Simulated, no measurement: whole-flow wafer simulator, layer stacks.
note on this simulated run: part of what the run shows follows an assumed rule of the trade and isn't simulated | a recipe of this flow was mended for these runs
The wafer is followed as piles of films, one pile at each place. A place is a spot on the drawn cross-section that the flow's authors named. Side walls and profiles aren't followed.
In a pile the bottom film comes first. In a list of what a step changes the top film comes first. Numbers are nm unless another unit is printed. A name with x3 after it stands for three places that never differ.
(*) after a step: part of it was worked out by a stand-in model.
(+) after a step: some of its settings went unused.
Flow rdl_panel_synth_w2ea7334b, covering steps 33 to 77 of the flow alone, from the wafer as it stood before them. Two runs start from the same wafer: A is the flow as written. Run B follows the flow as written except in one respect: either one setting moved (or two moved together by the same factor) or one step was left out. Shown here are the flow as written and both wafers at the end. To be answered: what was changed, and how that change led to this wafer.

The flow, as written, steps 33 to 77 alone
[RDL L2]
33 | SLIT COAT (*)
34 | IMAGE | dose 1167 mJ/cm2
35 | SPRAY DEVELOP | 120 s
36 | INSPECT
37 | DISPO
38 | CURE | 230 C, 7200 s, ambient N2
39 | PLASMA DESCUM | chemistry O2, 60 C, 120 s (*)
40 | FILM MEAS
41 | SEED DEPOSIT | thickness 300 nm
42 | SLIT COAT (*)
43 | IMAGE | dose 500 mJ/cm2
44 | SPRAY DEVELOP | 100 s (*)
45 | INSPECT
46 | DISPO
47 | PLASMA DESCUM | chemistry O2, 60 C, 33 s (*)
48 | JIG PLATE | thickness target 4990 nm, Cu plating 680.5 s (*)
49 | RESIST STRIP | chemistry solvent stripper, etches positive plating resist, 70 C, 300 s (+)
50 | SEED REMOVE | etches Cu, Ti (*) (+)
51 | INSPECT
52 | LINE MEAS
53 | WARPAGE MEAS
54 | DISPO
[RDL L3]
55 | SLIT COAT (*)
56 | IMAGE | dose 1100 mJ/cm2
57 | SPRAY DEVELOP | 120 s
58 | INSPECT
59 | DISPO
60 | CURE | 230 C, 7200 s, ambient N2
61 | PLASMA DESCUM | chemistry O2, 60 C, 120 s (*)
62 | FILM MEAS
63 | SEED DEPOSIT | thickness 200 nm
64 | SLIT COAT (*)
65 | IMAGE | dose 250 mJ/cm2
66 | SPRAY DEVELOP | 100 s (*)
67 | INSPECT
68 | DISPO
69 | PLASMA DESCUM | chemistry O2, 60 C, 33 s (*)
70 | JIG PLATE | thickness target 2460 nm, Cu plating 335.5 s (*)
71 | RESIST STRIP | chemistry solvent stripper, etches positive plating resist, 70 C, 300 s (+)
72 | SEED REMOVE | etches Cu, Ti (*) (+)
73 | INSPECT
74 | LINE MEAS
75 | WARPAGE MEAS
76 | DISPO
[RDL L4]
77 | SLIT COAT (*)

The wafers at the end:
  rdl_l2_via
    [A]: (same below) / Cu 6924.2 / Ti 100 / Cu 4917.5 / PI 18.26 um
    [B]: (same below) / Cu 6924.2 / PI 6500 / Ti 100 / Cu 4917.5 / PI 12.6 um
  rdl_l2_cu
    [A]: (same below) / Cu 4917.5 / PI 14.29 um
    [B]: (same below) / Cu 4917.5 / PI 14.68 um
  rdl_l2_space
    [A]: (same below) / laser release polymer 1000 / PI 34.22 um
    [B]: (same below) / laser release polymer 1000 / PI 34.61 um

The reason: step 35, SPRAY DEVELOP: 120 s, was skipped.

Step by step, how the change led to this:
  42 | SLIT COAT (*)
      rdl_l2_via: A ILINE-POS-THICK-GRADE-A gains 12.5 um (new film) | B ILINE-POS-THICK-GRADE-A gains 8868.5 (new film)
      rdl_l2_cu, rdl_l2_space: A ILINE-POS-THICK-GRADE-A gains 10.13 um (new film) | B ILINE-POS-THICK-GRADE-A gains 10.93 um (new film)
      (and at 2 other places as well)
  44 | SPRAY DEVELOP | 100 s (*)
      rdl_l2_via: A ILINE-POS-THICK-GRADE-A loses 12.5 um (all of it) | B ILINE-POS-THICK-GRADE-A loses 8868.5 (all of it)
      rdl_l2_cu: A ILINE-POS-THICK-GRADE-A loses 10.13 um (all of it) | B ILINE-POS-THICK-GRADE-A loses 10.93 um (all of it)
      (and at 1 other place as well)
  49 | RESIST STRIP | chemistry solvent stripper, etches positive plating resist, 70 C, 300 s (+)
      rdl_l2_space: A ILINE-POS-THICK-GRADE-A loses 10.1 um (all of it) | B ILINE-POS-THICK-GRADE-A loses 10.9 um (all of it)
      rdl_l1_rim: A ILINE-POS-THICK-GRADE-A loses 8208.7 (all of it) | B ILINE-POS-THICK-GRADE-A loses 9357.3 (all of it)
  55 | SLIT COAT (*)
      rdl_l2_via: A PI gains 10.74 um (new film) | B PI gains 5653.3 (new film)
      rdl_l2_cu: A PI gains 5919.4 (new film) | B PI gains 6171.9 (new film)
      (and at 3 other places as well)
  64 | SLIT COAT (*)
      rdl_l2_cu: A ILINE-POS-THICK-GRADE-A gains 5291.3 (new film) | B ILINE-POS-THICK-GRADE-A gains 5433.5 (new film)
      rdl_l2_space: A ILINE-POS-THICK-GRADE-A gains 5624.6 (new film) | B ILINE-POS-THICK-GRADE-A gains 5770.5 (new film)
      (and at 3 other places as well)
  71 | RESIST STRIP | chemistry solvent stripper, etches positive plating resist, 70 C, 300 s (+)
      rdl_l2_cu: A ILINE-POS-THICK-GRADE-A loses 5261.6 (all of it) | B ILINE-POS-THICK-GRADE-A loses 5403.8 (all of it)
      rdl_l2_space: A ILINE-POS-THICK-GRADE-A loses 5594.9 (all of it) | B ILINE-POS-THICK-GRADE-A loses 5740.8 (all of it)
      (and at 3 other places as well)
  77 | SLIT COAT (*)
      rdl_l2_land: A PI gains 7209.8 | B PI gains 7489.3
      rdl_l2_via: A PI gains 7515 | B PI gains 6942
Taking metal films that touch as one body, rdl_l2_via has 2 bodies (between them, from the top down: PI 6500); the flow as written gives 1 body.
